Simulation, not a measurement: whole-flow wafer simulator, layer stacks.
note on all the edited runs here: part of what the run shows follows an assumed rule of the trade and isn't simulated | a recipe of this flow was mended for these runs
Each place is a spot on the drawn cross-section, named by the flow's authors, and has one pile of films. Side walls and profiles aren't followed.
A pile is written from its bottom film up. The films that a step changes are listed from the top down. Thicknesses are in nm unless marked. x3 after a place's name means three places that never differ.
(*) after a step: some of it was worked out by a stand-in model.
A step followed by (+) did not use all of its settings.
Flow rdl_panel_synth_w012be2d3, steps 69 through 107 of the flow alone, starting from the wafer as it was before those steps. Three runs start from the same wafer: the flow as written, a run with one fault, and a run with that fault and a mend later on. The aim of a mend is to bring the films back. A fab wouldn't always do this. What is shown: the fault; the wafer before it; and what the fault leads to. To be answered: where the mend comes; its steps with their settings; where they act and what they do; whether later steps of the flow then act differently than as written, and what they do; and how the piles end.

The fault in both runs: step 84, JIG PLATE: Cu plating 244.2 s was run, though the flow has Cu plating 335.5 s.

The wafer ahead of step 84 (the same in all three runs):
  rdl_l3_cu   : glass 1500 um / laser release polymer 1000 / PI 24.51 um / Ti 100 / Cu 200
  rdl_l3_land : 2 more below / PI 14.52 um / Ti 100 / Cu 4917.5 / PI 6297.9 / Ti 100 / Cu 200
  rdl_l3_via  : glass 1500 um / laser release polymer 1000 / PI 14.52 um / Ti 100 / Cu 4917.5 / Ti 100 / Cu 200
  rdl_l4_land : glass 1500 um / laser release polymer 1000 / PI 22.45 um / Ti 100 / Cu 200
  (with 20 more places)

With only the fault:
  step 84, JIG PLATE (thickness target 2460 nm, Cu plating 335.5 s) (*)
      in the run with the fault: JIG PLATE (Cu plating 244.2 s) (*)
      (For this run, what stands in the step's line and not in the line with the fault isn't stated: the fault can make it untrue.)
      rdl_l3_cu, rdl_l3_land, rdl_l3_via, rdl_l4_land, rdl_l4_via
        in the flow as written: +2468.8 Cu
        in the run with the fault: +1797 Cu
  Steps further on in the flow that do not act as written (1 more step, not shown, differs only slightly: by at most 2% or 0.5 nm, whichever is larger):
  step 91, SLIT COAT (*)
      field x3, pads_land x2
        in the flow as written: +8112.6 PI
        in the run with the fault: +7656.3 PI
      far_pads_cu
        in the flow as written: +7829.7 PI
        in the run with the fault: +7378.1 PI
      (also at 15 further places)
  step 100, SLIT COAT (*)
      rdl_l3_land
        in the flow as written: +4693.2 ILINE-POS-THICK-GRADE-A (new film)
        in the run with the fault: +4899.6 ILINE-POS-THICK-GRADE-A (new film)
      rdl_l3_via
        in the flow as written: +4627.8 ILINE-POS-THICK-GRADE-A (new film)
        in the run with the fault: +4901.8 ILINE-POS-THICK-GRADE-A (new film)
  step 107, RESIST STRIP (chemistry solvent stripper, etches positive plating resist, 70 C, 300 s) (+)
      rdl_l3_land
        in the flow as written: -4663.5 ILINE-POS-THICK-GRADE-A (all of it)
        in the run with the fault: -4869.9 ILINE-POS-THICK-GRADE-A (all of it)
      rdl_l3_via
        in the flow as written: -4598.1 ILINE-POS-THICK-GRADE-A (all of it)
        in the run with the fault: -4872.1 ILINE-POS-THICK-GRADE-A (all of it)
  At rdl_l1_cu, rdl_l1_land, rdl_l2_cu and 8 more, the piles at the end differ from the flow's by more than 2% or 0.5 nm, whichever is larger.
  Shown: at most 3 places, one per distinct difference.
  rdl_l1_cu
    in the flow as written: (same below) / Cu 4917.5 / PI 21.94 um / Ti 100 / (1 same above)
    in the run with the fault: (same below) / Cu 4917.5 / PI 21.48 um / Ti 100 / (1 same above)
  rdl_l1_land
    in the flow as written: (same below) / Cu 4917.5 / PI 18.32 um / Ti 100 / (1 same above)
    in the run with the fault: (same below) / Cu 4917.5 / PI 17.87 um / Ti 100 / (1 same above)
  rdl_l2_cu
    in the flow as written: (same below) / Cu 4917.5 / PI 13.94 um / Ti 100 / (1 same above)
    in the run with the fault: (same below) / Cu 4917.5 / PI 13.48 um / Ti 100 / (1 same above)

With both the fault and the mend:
  The mend follows step 84.
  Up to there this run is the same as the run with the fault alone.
  step 84a, JIG PLATE (Cu plating 91.26 s) (*) (the flow's step 84, run once more with other settings)
      rdl_l3_cu, rdl_l3_land, rdl_l3_via, rdl_l4_land, rdl_l4_via
        +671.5 Cu
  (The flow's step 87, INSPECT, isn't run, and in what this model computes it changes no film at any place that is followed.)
  Later steps of the flow that are run all act as written at every place that is followed, up to a difference of at most 2% or 0.5 nm, whichever is larger.
  At the end the piles are close to the flow's at the places that both follow, differing by at most 2% or 0.5 nm, whichever is larger.
